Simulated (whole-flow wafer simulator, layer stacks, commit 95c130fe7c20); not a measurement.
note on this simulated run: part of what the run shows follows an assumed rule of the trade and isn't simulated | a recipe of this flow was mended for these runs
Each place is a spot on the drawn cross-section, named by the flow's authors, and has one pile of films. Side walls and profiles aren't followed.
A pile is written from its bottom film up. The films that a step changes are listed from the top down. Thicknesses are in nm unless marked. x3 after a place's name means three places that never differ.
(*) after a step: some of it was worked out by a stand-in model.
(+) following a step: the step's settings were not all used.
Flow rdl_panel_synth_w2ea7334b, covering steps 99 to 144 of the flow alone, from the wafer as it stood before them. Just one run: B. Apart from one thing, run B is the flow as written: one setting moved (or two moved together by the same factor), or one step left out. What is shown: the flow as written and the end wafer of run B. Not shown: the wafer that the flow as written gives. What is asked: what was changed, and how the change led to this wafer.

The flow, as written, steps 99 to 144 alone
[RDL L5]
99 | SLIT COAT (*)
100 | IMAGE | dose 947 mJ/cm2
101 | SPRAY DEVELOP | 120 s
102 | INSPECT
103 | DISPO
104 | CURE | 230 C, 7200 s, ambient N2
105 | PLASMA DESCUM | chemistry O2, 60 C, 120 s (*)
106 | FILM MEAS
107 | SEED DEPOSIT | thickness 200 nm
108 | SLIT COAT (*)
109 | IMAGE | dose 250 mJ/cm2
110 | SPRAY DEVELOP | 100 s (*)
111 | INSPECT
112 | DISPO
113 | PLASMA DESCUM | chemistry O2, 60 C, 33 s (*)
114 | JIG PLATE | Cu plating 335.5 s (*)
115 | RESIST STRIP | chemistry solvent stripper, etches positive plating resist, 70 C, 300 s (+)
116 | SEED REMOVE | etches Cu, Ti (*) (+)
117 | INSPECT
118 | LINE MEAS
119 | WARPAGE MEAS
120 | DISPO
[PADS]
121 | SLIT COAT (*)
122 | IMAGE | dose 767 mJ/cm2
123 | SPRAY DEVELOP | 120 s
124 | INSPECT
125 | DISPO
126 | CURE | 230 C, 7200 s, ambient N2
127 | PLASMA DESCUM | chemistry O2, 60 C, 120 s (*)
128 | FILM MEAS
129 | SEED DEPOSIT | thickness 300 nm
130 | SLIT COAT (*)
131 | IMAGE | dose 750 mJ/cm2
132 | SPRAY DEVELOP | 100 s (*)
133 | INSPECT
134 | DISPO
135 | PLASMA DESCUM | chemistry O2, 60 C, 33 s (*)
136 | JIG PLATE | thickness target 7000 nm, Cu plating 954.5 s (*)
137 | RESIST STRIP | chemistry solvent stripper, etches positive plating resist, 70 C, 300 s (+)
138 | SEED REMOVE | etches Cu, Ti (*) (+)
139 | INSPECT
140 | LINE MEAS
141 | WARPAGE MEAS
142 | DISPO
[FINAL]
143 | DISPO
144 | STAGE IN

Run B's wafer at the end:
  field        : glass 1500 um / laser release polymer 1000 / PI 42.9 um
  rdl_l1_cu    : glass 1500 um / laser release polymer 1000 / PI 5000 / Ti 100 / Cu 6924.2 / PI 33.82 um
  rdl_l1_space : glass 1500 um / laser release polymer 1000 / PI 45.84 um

What caused this: step 114, JIG PLATE: Cu plating 255 s was run, while the flow as written has Cu plating 335.5 s.

The path from the change to this, step by step:
  114 | JIG PLATE | Cu plating 335.5 s (*)
      rdl_l5_cu, rdl_l5_land, rdl_l5_via, pads_land, pads_via: Cu gains 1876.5 (in the flow as written it would be: Cu gains 2468.8)
  121 | SLIT COAT (*)
      rdl_l2_cu, rdl_l2_space: PI gains 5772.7 (in the flow as written it would be: PI gains 5993.4)
      field: PI gains 5673.9 (in the flow as written it would be: PI gains 5893.8)
      (also at 21 further places)
  130 | SLIT COAT (*)
      rdl_l2_cu, rdl_l2_space: ILINE-POS-THICK-GRADE-A gains 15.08 um (new film) (in the flow as written it would be: ILINE-POS-THICK-GRADE-A gains 15.07 um (new film))
      rdl_l5_cu: ILINE-POS-THICK-GRADE-A gains 14.92 um (new film) (in the flow as written it would be: ILINE-POS-THICK-GRADE-A gains 15.12 um (new film))
      (also at 7 further places)
  132 | SPRAY DEVELOP | 100 s (*)
      pads_cu: ILINE-POS-THICK-GRADE-A loses 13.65 um (all of it) (in the flow as written it would be: ILINE-POS-THICK-GRADE-A loses 13.68 um (all of it))
      pads_land: ILINE-POS-THICK-GRADE-A loses 13.16 um (all of it) (in the flow as written it would be: ILINE-POS-THICK-GRADE-A loses 13.11 um (all of it))
      (also at 1 further place)
  137 | RESIST STRIP | chemistry solvent stripper, etches positive plating resist, 70 C, 300 s (+)
      rdl_l5_cu: ILINE-POS-THICK-GRADE-A loses 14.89 um (all of it) (in the flow as written it would be: ILINE-POS-THICK-GRADE-A loses 15.09 um (all of it))
      rdl_l5_space: ILINE-POS-THICK-GRADE-A loses 14.92 um (all of it) (in the flow as written it would be: ILINE-POS-THICK-GRADE-A loses 15.09 um (all of it))
      (also at 3 further places)
